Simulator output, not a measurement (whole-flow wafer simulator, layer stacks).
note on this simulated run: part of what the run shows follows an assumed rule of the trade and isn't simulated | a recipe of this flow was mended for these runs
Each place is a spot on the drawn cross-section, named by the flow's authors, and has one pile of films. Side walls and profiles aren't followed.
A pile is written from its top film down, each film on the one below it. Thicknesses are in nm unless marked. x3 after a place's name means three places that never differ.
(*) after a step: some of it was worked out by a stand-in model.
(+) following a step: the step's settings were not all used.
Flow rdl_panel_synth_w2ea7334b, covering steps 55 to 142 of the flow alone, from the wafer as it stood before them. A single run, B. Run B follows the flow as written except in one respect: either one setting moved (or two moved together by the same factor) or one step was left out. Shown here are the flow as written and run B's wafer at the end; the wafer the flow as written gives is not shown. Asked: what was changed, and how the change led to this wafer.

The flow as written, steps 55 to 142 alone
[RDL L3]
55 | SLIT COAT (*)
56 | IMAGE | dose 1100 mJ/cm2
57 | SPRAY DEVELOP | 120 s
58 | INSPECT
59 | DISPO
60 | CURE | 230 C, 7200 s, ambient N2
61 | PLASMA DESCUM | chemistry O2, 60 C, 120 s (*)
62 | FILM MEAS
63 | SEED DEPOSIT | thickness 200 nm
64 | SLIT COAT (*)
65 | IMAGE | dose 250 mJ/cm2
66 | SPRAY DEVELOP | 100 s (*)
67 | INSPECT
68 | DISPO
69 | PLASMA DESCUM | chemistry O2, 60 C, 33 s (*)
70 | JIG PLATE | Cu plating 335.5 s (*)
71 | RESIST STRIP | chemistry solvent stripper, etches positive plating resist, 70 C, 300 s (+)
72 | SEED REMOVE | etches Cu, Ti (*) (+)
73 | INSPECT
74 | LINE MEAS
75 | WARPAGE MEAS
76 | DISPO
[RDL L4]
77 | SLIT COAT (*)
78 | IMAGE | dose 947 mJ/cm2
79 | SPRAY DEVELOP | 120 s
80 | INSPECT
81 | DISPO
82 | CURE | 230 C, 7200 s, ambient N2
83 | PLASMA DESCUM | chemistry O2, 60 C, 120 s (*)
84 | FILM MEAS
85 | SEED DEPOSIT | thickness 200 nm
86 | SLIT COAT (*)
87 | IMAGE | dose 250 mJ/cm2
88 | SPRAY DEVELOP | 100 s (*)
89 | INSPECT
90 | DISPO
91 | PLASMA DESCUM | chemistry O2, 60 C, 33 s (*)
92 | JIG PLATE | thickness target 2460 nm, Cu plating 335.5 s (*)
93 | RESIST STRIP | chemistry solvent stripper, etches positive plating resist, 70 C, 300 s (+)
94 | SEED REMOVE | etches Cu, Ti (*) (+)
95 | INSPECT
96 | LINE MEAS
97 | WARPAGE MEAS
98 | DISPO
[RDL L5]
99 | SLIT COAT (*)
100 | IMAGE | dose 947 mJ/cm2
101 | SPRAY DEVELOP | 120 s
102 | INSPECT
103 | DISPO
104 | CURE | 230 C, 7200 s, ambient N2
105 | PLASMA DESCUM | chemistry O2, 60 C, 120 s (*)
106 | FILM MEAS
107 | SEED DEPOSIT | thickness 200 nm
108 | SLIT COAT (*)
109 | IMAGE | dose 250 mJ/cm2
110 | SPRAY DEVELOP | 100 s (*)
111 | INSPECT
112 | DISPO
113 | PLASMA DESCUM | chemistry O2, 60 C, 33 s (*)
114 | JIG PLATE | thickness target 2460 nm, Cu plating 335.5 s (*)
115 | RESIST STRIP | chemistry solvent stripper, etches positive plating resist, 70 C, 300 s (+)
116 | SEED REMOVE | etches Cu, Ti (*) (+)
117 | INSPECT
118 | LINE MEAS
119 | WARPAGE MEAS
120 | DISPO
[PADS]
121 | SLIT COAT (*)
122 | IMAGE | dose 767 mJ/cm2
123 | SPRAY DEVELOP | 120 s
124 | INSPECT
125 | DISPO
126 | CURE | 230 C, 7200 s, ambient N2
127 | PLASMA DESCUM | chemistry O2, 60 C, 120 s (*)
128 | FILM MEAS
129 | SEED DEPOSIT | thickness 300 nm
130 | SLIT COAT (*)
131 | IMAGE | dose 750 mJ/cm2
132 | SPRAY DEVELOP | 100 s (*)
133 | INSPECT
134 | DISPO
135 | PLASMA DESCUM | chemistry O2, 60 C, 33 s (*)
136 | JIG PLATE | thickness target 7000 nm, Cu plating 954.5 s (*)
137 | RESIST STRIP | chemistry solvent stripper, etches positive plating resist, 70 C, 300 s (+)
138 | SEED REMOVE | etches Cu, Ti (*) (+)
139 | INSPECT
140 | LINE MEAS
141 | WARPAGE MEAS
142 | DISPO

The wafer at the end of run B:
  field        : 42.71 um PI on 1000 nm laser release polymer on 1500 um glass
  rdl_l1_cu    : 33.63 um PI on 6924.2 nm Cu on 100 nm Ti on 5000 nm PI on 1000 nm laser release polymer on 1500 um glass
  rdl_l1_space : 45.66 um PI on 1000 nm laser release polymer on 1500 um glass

The reason: step 70, JIG PLATE: Cu plating 255 s was run, whereas the flow has Cu plating 335.5 s.

How this came from the change, step by step:
  70 | JIG PLATE | Cu plating 335.5 s (*)
      rdl_l3_cu, rdl_l3_land, rdl_l3_via, rdl_l4_land, rdl_l4_via: Cu gains 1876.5 (it would be, as written: Cu gains 2468.8)
  77 | SLIT COAT (*)
      field, rdl_l5_cu, rdl_l5_space and 6 more: PI gains 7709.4 (it would be, as written: PI gains 8112.6)
      rdl_l1_cu: PI gains 7578.1 (it would be, as written: PI gains 7979.2)
      (and at 13 other places as well)
  86 | SLIT COAT (*)
      rdl_l3_land: ILINE-POS-THICK-GRADE-A gains 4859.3 (new film) (it would be, as written: ILINE-POS-THICK-GRADE-A gains 4693.2 (new film))
      rdl_l3_via: ILINE-POS-THICK-GRADE-A gains 4850 (new film) (it would be, as written: ILINE-POS-THICK-GRADE-A gains 4627.8 (new film))
  93 | RESIST STRIP | chemistry solvent stripper, etches positive plating resist, 70 C, 300 s (+)
      rdl_l3_land: ILINE-POS-THICK-GRADE-A loses 4829.6 (all of it) (it would be, as written: ILINE-POS-THICK-GRADE-A loses 4663.5 (all of it))
      rdl_l3_via: ILINE-POS-THICK-GRADE-A loses 4820.3 (all of it) (it would be, as written: ILINE-POS-THICK-GRADE-A loses 4598.1 (all of it))
  99 | SLIT COAT (*)
      rdl_l3_land: PI gains 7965 (it would be, as written: PI gains 7789.3)
      rdl_l3_via: PI gains 7951.9 (it would be, as written: PI gains 7710.9)
      (and at 1 other place as well)
  130 | SLIT COAT (*)
      rdl_l2_cu, rdl_l2_space: ILINE-POS-THICK-GRADE-A gains 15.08 um (new film) (it would be, as written: ILINE-POS-THICK-GRADE-A gains 15.07 um (new film))
      rdl_l2_via: ILINE-POS-THICK-GRADE-A gains 14.88 um (new film) (it would be, as written: ILINE-POS-THICK-GRADE-A gains 14.89 um (new film))
      (and at 5 other places as well)
  137 | RESIST STRIP | chemistry solvent stripper, etches positive plating resist, 70 C, 300 s (+)
      rdl_l2_via: ILINE-POS-THICK-GRADE-A loses 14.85 um (all of it) (it would be, as written: ILINE-POS-THICK-GRADE-A loses 14.86 um (all of it))
      rdl_l2_rim: ILINE-POS-THICK-GRADE-A loses 14.96 um (all of it) (it would be, as written: ILINE-POS-THICK-GRADE-A loses 14.94 um (all of it))
      (and at 3 other places as well)
